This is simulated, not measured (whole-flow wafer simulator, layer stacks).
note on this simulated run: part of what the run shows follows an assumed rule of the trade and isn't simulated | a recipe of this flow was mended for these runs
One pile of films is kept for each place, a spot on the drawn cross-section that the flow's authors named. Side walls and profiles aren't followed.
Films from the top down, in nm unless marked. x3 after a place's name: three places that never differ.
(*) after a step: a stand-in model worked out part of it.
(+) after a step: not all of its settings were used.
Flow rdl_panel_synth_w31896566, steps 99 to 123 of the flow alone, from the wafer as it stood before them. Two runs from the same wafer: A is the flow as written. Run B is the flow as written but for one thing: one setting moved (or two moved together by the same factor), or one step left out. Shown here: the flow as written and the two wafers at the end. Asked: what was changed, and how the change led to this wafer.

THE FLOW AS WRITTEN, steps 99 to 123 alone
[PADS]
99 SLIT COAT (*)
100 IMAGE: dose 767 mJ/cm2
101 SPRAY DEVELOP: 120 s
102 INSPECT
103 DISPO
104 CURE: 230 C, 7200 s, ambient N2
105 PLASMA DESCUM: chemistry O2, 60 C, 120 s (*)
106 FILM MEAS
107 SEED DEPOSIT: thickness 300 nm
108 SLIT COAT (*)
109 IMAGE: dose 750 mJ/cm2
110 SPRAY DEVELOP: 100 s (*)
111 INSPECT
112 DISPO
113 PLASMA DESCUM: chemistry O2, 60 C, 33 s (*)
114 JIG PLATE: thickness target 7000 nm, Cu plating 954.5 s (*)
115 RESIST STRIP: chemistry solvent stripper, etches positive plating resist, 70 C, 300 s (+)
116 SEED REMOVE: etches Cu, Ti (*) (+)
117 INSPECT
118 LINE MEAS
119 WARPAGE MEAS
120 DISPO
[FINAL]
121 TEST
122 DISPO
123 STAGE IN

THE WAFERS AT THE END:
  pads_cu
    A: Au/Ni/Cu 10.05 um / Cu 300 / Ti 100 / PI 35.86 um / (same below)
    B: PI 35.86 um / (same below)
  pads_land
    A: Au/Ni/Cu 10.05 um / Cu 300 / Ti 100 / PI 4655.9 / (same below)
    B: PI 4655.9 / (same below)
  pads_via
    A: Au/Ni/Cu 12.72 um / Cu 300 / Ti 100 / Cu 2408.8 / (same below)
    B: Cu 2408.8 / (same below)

The cause: step 114, JIG PLATE: thickness target 7000 nm, Cu plating 954.5 s (*), was left out.

How the change led to this, step by step:
  116 SEED REMOVE: etches Cu, Ti (*) (+)
      pads_cu, pads_land, pads_via: A nothing | B Cu -300 (all of it), Ti -100 (all of it)
Counting metal films that touch as one body, pads_cu has 0 bodies; the flow as written gives 1 body.
Counting metal films that touch as one body, pads_land has 1 body; the flow as written gives 2 bodies (between them, from the top down: PI 4655.9).
